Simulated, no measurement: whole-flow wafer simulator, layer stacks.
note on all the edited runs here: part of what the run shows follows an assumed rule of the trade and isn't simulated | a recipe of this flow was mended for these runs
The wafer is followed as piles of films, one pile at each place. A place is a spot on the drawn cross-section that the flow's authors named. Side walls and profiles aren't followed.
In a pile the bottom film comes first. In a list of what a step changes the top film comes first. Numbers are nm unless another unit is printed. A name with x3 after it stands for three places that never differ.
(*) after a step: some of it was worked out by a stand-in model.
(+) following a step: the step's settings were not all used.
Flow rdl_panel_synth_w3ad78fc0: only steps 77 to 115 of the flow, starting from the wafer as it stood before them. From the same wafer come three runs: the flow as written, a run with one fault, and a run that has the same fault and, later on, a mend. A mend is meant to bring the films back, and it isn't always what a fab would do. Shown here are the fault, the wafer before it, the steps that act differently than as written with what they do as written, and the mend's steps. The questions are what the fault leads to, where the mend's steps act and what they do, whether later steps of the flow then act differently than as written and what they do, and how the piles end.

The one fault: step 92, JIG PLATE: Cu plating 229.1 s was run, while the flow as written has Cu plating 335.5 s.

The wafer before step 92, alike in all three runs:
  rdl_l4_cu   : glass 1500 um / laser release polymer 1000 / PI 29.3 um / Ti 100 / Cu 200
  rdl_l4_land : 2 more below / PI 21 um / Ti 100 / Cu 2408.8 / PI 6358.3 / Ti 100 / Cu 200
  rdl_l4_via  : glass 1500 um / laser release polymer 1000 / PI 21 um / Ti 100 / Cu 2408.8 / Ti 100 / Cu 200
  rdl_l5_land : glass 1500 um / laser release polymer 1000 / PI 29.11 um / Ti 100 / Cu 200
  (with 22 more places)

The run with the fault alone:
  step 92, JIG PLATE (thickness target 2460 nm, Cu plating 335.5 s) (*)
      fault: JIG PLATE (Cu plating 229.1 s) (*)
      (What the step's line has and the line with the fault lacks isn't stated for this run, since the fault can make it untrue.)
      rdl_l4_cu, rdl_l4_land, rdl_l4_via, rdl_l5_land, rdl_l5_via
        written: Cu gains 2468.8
        fault: Cu gains 1685.9
  Steps later in the flow that act otherwise than as written:
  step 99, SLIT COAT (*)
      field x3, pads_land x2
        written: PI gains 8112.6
        fault: PI gains 7582.6
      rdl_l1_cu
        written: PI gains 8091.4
        fault: PI gains 7561.8
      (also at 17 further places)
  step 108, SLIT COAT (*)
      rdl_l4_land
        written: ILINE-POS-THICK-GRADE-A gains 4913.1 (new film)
        fault: ILINE-POS-THICK-GRADE-A gains 5129.9 (new film)
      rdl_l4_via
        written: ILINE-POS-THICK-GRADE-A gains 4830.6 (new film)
        fault: ILINE-POS-THICK-GRADE-A gains 5138.5 (new film)
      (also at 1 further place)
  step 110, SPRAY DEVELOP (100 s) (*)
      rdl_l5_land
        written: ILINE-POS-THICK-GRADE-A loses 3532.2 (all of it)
        fault: ILINE-POS-THICK-GRADE-A loses 3610.7 (all of it)
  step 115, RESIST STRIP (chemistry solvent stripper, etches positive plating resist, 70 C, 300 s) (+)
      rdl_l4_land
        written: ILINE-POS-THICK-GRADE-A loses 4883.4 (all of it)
        fault: ILINE-POS-THICK-GRADE-A loses 5100.2 (all of it)
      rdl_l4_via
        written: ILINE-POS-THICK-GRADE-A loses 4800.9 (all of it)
        fault: ILINE-POS-THICK-GRADE-A loses 5108.8 (all of it)
  By the end, the piles at rdl_l2_cu, rdl_l2_land, rdl_l2_via and 10 more depart from the flow's by more than 2% or 0.5 nm, whichever is larger.
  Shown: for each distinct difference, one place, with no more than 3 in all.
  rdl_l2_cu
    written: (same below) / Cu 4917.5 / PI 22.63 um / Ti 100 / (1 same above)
    fault: (same below) / Cu 4917.5 / PI 22.09 um / Ti 100 / (1 same above)
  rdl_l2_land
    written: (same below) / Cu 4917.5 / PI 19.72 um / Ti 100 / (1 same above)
    fault: (same below) / Cu 4917.5 / PI 19.19 um / Ti 100 / (1 same above)
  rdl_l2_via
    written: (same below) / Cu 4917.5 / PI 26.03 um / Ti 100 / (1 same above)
    fault: (same below) / Cu 4917.5 / PI 25.51 um / Ti 100 / (1 same above)

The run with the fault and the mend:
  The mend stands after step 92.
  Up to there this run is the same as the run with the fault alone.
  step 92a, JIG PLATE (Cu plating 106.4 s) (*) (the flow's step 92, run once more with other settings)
      rdl_l4_cu, rdl_l4_land, rdl_l4_via, rdl_l5_land, rdl_l5_via
        Cu gains 783
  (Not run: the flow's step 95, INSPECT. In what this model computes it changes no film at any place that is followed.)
  Later steps of the flow that are run all act as written at every place that is followed.
  At every place that both follow, the piles at the end match the flow's.
